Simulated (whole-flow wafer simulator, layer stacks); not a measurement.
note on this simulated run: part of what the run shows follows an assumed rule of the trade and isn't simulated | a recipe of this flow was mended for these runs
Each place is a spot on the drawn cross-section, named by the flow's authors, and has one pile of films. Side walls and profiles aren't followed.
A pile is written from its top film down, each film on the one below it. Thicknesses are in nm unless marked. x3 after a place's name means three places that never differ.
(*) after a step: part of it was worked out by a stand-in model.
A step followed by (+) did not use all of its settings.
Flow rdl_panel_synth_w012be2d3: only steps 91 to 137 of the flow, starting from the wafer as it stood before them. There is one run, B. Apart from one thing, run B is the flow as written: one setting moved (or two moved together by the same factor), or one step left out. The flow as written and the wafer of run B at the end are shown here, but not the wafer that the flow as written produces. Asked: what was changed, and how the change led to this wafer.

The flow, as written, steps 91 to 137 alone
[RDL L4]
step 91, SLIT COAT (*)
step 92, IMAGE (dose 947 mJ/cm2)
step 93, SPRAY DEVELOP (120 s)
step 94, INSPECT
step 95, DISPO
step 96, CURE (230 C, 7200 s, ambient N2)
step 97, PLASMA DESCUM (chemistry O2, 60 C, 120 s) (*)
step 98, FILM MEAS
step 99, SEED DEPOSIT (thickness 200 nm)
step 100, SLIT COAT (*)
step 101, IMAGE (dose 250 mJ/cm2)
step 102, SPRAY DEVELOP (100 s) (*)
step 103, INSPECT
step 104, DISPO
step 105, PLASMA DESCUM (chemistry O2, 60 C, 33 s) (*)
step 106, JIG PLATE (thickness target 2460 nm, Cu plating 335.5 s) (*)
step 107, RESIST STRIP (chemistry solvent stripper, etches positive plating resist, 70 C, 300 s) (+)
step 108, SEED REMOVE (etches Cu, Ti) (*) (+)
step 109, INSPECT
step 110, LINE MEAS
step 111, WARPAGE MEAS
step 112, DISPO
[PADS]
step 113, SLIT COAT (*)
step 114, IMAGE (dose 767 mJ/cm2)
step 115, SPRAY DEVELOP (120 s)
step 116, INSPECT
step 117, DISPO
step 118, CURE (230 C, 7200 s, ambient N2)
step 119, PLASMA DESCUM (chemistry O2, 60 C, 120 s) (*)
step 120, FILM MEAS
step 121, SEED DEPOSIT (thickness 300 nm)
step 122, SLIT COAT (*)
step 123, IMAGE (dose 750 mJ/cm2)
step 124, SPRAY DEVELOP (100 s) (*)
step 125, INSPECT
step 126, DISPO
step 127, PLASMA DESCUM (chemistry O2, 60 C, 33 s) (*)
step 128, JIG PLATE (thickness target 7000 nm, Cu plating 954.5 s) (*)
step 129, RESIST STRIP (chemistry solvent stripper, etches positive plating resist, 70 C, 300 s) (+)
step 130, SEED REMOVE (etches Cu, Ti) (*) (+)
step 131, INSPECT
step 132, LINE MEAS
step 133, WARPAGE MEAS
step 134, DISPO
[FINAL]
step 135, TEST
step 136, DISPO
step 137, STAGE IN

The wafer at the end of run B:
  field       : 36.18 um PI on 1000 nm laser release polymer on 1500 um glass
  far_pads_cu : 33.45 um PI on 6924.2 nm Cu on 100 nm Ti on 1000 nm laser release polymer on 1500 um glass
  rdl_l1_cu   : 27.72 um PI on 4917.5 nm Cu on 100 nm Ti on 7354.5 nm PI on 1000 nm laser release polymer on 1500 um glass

The reason: step 106, JIG PLATE: Cu plating 234.8 s was run, while the flow as written has Cu plating 335.5 s.

Step by step, how the change led to this:
  step 106, JIG PLATE (thickness target 2460 nm, Cu plating 335.5 s) (*)
      rdl_l4_cu, rdl_l4_land, rdl_l4_via, pads_land, pads_via: Cu gains 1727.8 (as written it would have been: Cu gains 2468.8)
  step 113, SLIT COAT (*)
      field: PI gains 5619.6 (as written it would have been: PI gains 5893.8)
      far_pads_cu: PI gains 5570.6 (as written it would have been: PI gains 5844.2)
      (as well as at 21 more places)
  step 122, SLIT COAT (*)
      rdl_l1_land: ILINE-POS-THICK-GRADE-A gains 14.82 um (new film) (as written it would have been: ILINE-POS-THICK-GRADE-A gains 14.83 um (new film))
      rdl_l2_cu: ILINE-POS-THICK-GRADE-A gains 15.13 um (new film) (as written it would have been: ILINE-POS-THICK-GRADE-A gains 15.12 um (new film))
      (as well as at 9 more places)
  step 124, SPRAY DEVELOP (100 s) (*)
      pads_cu: ILINE-POS-THICK-GRADE-A loses 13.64 um (all of it) (as written it would have been: ILINE-POS-THICK-GRADE-A loses 13.68 um (all of it))
      pads_land: ILINE-POS-THICK-GRADE-A loses 13.17 um (all of it) (as written it would have been: ILINE-POS-THICK-GRADE-A loses 13.11 um (all of it))
      (as well as at 1 more place)
  step 129, RESIST STRIP (chemistry solvent stripper, etches positive plating resist, 70 C, 300 s) (+)
      rdl_l2_cu, rdl_l2_space: ILINE-POS-THICK-GRADE-A loses 15.1 um (all of it) (as written it would have been: ILINE-POS-THICK-GRADE-A loses 15.09 um (all of it))
      rdl_l2_land: ILINE-POS-THICK-GRADE-A loses 14.84 um (all of it) (as written it would have been: ILINE-POS-THICK-GRADE-A loses 14.85 um (all of it))
      (as well as at 5 more places)
